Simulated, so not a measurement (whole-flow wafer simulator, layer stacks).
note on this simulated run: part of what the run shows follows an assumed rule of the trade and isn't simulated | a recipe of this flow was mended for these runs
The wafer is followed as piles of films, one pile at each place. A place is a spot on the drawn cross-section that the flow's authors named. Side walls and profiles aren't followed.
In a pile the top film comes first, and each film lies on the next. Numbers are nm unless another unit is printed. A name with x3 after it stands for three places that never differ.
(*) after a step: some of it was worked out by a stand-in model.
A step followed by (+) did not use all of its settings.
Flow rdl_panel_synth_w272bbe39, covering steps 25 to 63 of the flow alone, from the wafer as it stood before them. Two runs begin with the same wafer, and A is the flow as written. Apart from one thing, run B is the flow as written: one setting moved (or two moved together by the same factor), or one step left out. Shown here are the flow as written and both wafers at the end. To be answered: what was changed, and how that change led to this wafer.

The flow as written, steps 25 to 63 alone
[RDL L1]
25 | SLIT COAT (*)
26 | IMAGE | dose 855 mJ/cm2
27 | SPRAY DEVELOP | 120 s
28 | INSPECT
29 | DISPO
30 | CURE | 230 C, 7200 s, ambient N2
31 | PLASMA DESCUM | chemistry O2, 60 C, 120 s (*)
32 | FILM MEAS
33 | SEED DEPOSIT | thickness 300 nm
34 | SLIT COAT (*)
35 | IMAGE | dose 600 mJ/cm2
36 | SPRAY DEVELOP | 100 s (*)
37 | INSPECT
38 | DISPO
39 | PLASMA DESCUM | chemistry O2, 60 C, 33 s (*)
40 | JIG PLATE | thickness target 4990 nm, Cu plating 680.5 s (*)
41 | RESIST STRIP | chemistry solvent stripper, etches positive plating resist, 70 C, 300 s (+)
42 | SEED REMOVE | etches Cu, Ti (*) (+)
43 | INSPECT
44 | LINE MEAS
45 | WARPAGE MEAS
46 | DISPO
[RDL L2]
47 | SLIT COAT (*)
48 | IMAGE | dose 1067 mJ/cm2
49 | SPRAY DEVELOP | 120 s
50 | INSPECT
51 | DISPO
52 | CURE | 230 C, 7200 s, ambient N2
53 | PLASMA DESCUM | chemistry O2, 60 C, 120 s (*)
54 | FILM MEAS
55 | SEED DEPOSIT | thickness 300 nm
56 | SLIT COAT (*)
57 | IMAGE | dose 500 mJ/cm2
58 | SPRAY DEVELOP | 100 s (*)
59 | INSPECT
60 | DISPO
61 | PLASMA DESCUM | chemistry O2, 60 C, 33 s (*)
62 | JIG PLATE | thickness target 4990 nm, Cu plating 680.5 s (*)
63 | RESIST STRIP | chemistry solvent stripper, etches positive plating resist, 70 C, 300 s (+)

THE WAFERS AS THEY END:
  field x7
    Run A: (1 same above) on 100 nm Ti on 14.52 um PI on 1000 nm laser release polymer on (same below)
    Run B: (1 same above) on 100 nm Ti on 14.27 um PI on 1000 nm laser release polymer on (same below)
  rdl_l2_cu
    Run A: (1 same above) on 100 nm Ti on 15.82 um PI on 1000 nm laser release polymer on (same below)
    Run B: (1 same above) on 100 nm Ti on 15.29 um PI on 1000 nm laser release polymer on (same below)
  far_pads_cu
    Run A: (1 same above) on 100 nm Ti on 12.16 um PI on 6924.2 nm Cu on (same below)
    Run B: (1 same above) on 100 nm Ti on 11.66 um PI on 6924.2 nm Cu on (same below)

The reason: step 40, JIG PLATE: Cu plating 534.2 s was run, while the flow as written has Cu plating 680.5 s.

Step by step, how the change led to this:
  40 | JIG PLATE | thickness target 4990 nm, Cu plating 680.5 s (*)
      rdl_l1_cu, rdl_l1_land, rdl_l1_via, rdl_l1_rim, rdl_l2_land, rdl_l2_via: A +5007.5 Cu | B +3931 Cu
  47 | SLIT COAT (*)
      field x7, rdl_l2_rim x3: A +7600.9 PI | B +7358.4 PI
      rdl_l2_cu, rdl_l2_space: A +8899.9 PI | B +8370.9 PI
      (also at 5 further places)
  56 | SLIT COAT (*)
      rdl_l1_cu: A +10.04 um ILINE-POS-THICK-GRADE-A (new film) | B +10.14 um ILINE-POS-THICK-GRADE-A (new film)
      rdl_l1_space: A +11.02 um ILINE-POS-THICK-GRADE-A (new film) | B +10.93 um ILINE-POS-THICK-GRADE-A (new film)
      (also at 2 further places)
  58 | SPRAY DEVELOP | 100 s (*)
      rdl_l2_land: A -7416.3 ILINE-POS-THICK-GRADE-A (all of it) | B -7573.3 ILINE-POS-THICK-GRADE-A (all of it)
      rdl_l2_via: A -12.83 um ILINE-POS-THICK-GRADE-A (all of it) | B -13.01 um ILINE-POS-THICK-GRADE-A (all of it)
  63 | RESIST STRIP | chemistry solvent stripper, etches positive plating resist, 70 C, 300 s (+)
      rdl_l1_cu: A -10.01 um ILINE-POS-THICK-GRADE-A (all of it) | B -10.11 um ILINE-POS-THICK-GRADE-A (all of it)
      rdl_l1_space: A -10.99 um ILINE-POS-THICK-GRADE-A (all of it) | B -10.9 um ILINE-POS-THICK-GRADE-A (all of it)
